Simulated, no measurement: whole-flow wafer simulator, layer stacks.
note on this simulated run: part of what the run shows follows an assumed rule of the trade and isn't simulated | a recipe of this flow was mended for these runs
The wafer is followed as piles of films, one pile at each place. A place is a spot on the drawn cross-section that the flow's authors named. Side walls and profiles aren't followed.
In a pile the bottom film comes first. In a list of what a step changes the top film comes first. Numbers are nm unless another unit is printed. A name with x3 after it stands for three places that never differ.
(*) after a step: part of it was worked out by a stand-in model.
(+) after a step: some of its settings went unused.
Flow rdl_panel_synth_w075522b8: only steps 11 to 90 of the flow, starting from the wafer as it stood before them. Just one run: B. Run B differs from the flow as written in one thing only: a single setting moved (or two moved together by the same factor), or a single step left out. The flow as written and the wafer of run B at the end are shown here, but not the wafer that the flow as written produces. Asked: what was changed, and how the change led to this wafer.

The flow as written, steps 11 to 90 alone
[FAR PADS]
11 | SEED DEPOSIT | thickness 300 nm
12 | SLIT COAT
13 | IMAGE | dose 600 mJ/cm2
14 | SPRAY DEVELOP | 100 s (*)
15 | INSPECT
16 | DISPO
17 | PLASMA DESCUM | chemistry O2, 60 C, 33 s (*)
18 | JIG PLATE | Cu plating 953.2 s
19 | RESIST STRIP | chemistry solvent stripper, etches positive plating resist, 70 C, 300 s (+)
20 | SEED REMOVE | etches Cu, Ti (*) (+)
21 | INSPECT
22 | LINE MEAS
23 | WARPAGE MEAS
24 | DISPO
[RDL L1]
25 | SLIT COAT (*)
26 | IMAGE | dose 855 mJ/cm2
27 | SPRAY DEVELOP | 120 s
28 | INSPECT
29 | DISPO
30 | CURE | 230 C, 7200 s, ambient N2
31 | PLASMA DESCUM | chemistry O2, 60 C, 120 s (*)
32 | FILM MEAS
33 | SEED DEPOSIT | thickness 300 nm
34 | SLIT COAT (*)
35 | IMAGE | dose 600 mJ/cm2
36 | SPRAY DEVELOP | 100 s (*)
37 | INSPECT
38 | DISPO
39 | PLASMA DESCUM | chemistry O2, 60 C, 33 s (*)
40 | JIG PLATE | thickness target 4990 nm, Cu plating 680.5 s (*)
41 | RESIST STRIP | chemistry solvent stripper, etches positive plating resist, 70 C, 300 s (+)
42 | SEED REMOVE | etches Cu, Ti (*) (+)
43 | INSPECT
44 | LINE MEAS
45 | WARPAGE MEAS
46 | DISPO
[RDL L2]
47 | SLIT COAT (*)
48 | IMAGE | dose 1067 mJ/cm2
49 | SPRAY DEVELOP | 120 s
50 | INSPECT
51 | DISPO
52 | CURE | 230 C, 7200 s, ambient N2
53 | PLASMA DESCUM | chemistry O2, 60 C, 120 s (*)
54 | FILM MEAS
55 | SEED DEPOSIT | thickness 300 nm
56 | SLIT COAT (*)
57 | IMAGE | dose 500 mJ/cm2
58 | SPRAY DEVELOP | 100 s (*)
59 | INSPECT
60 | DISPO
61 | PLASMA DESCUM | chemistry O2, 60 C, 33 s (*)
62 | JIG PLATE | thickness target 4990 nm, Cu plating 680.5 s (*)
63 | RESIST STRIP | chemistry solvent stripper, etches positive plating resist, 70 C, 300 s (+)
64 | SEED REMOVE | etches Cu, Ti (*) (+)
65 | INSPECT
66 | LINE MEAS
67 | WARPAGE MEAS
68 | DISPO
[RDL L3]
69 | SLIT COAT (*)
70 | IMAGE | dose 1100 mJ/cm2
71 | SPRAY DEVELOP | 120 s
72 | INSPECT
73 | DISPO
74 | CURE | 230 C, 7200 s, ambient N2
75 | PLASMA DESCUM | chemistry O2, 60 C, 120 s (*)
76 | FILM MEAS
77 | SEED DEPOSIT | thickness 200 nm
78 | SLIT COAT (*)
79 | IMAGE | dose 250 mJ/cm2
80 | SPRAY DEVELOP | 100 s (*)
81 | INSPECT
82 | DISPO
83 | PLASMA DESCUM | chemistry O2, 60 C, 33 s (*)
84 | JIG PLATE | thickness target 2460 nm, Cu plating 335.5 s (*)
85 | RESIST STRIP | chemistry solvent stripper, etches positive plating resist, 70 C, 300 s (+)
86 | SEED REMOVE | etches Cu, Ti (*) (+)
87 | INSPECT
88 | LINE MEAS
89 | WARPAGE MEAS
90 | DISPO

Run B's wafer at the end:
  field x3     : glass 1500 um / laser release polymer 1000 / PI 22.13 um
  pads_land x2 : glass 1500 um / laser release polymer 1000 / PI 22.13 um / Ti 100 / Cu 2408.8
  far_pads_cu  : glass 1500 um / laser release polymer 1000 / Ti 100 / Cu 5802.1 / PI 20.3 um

What caused this: step 18, JIG PLATE: Cu plating 800.7 s was run, while the flow as written has Cu plating 953.2 s.

Step by step, how the change led to this:
  18 | JIG PLATE | Cu plating 953.2 s
      far_pads_cu, rdl_l1_land, rdl_l1_via: +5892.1 Cu (in the flow as written it would be: +7014.2 Cu)
  25 | SLIT COAT (*)
      field x3, rdl_l2_cu, rdl_l2_space and 10 more: +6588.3 PI (new film) (in the flow as written it would be: +6915.1 PI (new film))
      far_pads_cu: +4545.6 PI (new film) (in the flow as written it would be: +4450.5 PI (new film))
      (and at 2 other places as well)
  34 | SLIT COAT (*)
      far_pads_cu: +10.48 um ILINE-POS-THICK-GRADE-A (new film) (in the flow as written it would be: +10.3 um ILINE-POS-THICK-GRADE-A (new film))
      rdl_l1_cu: +12.29 um ILINE-POS-THICK-GRADE-A (new film) (in the flow as written it would be: +12.38 um ILINE-POS-THICK-GRADE-A (new film))
      (and at 3 other places as well)
  36 | SPRAY DEVELOP | 100 s (*)
      rdl_l1_cu: -12.29 um ILINE-POS-THICK-GRADE-A (all of it) (in the flow as written it would be: -12.38 um ILINE-POS-THICK-GRADE-A (all of it))
      rdl_l1_land: -9875.1 ILINE-POS-THICK-GRADE-A (all of it) (in the flow as written it would be: -9677 ILINE-POS-THICK-GRADE-A (all of it))
      (and at 1 other place as well)
  41 | RESIST STRIP | chemistry solvent stripper, etches positive plating resist, 70 C, 300 s (+)
      far_pads_cu: -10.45 um ILINE-POS-THICK-GRADE-A (all of it) (in the flow as written it would be: -10.27 um ILINE-POS-THICK-GRADE-A (all of it))
      rdl_l1_space: -12.27 um ILINE-POS-THICK-GRADE-A (all of it) (in the flow as written it would be: -12.36 um ILINE-POS-THICK-GRADE-A (all of it))
  47 | SLIT COAT (*)
      rdl_l1_cu: +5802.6 PI (new film) (in the flow as written it would be: +5962.6 PI (new film))
      rdl_l1_space: +9673 PI (in the flow as written it would be: +9924.5 PI)
      (and at 1 other place as well)
  56 | SLIT COAT (*)
      rdl_l1_cu: +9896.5 ILINE-POS-THICK-GRADE-A (new film) (in the flow as written it would be: +10.04 um ILINE-POS-THICK-GRADE-A (new film))
      rdl_l1_space: +10.94 um ILINE-POS-THICK-GRADE-A (new film) (in the flow as written it would be: +11.02 um ILINE-POS-THICK-GRADE-A (new film))
  63 | RESIST STRIP | chemistry solvent stripper, etches positive plating resist, 70 C, 300 s (+)
      rdl_l1_cu: -9866.8 ILINE-POS-THICK-GRADE-A (all of it) (in the flow as written it would be: -10.01 um ILINE-POS-THICK-GRADE-A (all of it))
      rdl_l1_space: -10.91 um ILINE-POS-THICK-GRADE-A (all of it) (in the flow as written it would be: -10.99 um ILINE-POS-THICK-GRADE-A (all of it))
